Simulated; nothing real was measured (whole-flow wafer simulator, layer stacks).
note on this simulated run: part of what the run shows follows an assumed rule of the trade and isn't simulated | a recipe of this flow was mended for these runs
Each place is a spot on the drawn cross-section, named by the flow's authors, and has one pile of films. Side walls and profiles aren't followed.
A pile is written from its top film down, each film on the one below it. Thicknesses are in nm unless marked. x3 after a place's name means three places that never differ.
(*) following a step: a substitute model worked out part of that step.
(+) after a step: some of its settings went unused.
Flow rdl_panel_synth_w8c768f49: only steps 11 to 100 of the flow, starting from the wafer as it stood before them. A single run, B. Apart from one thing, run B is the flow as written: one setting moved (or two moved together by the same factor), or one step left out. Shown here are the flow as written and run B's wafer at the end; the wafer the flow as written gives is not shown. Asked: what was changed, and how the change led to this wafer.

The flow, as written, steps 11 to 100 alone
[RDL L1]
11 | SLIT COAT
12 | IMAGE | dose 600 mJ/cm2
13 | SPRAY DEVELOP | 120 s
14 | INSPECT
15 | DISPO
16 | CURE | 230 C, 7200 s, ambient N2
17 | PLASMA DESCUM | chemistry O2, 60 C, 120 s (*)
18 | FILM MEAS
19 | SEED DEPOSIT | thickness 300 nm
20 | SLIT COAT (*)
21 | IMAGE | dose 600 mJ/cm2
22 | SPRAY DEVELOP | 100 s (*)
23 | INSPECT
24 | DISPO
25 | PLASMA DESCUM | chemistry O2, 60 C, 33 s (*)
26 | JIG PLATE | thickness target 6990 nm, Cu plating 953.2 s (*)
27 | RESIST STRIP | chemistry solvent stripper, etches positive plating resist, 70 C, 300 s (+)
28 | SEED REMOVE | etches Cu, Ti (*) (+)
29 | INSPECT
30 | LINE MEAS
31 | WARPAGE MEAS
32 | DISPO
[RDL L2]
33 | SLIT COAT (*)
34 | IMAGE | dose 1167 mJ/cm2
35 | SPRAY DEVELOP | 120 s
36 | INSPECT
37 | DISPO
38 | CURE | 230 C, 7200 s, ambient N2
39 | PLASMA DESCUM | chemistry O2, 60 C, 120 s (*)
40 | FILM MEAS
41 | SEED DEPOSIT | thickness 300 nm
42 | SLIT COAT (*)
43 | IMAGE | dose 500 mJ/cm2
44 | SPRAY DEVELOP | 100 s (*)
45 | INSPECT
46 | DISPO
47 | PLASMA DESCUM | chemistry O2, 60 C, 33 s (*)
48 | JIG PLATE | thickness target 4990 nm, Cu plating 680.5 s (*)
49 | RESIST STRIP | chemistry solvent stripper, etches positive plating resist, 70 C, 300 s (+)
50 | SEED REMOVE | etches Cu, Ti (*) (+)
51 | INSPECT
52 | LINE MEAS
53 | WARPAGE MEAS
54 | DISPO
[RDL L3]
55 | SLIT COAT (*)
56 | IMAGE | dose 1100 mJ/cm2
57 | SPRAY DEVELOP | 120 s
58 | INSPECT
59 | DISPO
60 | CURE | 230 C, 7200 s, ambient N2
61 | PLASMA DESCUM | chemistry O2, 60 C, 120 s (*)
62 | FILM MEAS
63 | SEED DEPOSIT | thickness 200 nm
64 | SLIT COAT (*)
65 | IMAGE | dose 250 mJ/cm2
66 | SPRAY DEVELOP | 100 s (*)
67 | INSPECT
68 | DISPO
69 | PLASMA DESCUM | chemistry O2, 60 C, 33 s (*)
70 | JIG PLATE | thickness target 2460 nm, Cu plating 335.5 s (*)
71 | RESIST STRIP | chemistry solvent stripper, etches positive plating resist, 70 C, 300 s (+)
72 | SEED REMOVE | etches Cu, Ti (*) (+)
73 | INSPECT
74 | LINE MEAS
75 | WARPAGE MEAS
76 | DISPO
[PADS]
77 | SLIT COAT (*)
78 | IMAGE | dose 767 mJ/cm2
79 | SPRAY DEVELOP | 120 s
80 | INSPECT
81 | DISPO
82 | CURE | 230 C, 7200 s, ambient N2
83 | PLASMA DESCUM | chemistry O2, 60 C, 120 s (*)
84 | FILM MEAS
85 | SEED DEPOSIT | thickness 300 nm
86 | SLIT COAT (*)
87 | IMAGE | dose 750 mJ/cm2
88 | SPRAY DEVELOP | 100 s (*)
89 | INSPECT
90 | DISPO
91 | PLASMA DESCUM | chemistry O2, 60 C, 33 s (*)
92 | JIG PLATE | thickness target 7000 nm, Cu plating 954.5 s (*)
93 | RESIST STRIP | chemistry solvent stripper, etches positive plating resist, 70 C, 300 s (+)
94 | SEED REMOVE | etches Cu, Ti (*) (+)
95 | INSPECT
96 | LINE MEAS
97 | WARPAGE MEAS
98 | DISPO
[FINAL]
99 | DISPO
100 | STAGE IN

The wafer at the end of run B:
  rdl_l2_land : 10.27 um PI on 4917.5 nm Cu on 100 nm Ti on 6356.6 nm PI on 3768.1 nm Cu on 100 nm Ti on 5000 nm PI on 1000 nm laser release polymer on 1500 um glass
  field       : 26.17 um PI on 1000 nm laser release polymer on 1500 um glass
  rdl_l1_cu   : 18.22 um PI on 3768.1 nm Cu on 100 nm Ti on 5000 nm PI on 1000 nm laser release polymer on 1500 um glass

What caused this: step 26, JIG PLATE: Cu plating 524.3 s was run, while the flow as written has Cu plating 953.2 s.

The path from the change to this, step by step:
  26 | JIG PLATE | thickness target 6990 nm, Cu plating 953.2 s (*)
      rdl_l1_cu, rdl_l1_via, rdl_l1_rim, rdl_l2_land, rdl_l2_via: Cu gains 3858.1 (in the flow as written it would be: Cu gains 7014.2)
  33 | SLIT COAT (*)
      rdl_l1_space: PI gains 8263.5 (in the flow as written it would be: PI gains 10.38 um)
      field, rdl_l3_cu, rdl_l3_space and 7 more: PI gains 7342.1 (in the flow as written it would be: PI gains 8062.5)
      (and at 6 other places as well)
  42 | SLIT COAT (*)
      rdl_l2_cu, rdl_l2_space: ILINE-POS-THICK-GRADE-A gains 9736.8 (new film) (in the flow as written it would be: ILINE-POS-THICK-GRADE-A gains 10.13 um (new film))
      rdl_l1_space: ILINE-POS-THICK-GRADE-A gains 10.08 um (new film) (in the flow as written it would be: ILINE-POS-THICK-GRADE-A gains 10.52 um (new film))
      (and at 4 other places as well)
  44 | SPRAY DEVELOP | 100 s (*)
      rdl_l2_cu: ILINE-POS-THICK-GRADE-A loses 9736.8 (all of it) (in the flow as written it would be: ILINE-POS-THICK-GRADE-A loses 10.13 um (all of it))
      rdl_l2_land: ILINE-POS-THICK-GRADE-A loses 7584.2 (all of it) (in the flow as written it would be: ILINE-POS-THICK-GRADE-A loses 7139.5 (all of it))
      (and at 1 other place as well)
  49 | RESIST STRIP | chemistry solvent stripper, etches positive plating resist, 70 C, 300 s (+)
      rdl_l2_space: ILINE-POS-THICK-GRADE-A loses 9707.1 (all of it) (in the flow as written it would be: ILINE-POS-THICK-GRADE-A loses 10.1 um (all of it))
      rdl_l1_space: ILINE-POS-THICK-GRADE-A loses 10.05 um (all of it) (in the flow as written it would be: ILINE-POS-THICK-GRADE-A loses 10.49 um (all of it))
      (and at 2 other places as well)
  55 | SLIT COAT (*)
      rdl_l1_space: PI gains 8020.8 (in the flow as written it would be: PI gains 8409.5)
      rdl_l1_via: PI gains 8361 (in the flow as written it would be: PI gains 8010.4)
      (and at 5 other places as well)
  64 | SLIT COAT (*)
      rdl_l1_space: ILINE-POS-THICK-GRADE-A gains 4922 (new film) (in the flow as written it would be: ILINE-POS-THICK-GRADE-A gains 5109.9 (new film))
      rdl_l1_via: ILINE-POS-THICK-GRADE-A gains 5179.9 (new film) (in the flow as written it would be: ILINE-POS-THICK-GRADE-A gains 4989.6 (new film))
      (and at 4 other places as well)
  71 | RESIST STRIP | chemistry solvent stripper, etches positive plating resist, 70 C, 300 s (+)
      rdl_l1_space: ILINE-POS-THICK-GRADE-A loses 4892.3 (all of it) (in the flow as written it would be: ILINE-POS-THICK-GRADE-A loses 5080.2 (all of it))
      rdl_l1_via: ILINE-POS-THICK-GRADE-A loses 5150.2 (all of it) (in the flow as written it would be: ILINE-POS-THICK-GRADE-A loses 4959.9 (all of it))
      (and at 4 other places as well)
  77 | SLIT COAT (*)
      rdl_l1_space: PI gains 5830 (in the flow as written it would be: PI gains 5996.6)
      rdl_l1_via: PI gains 6052.5 (in the flow as written it would be: PI gains 5886.6)
      (and at 3 other places as well)
  86 | SLIT COAT (*)
      rdl_l1_cu: ILINE-POS-THICK-GRADE-A gains 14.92 um (new film) (in the flow as written it would be: ILINE-POS-THICK-GRADE-A gains 14.96 um (new film))
      rdl_l1_space: ILINE-POS-THICK-GRADE-A gains 14.92 um (new film) (in the flow as written it would be: ILINE-POS-THICK-GRADE-A gains 15.05 um (new film))
      (and at 6 other places as well)
  93 | RESIST STRIP | chemistry solvent stripper, etches positive plating resist, 70 C, 300 s (+)
      rdl_l1_cu: ILINE-POS-THICK-GRADE-A loses 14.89 um (all of it) (in the flow as written it would be: ILINE-POS-THICK-GRADE-A loses 14.93 um (all of it))
      rdl_l1_space: ILINE-POS-THICK-GRADE-A loses 14.89 um (all of it) (in the flow as written it would be: ILINE-POS-THICK-GRADE-A loses 15.02 um (all of it))
      (and at 6 other places as well)
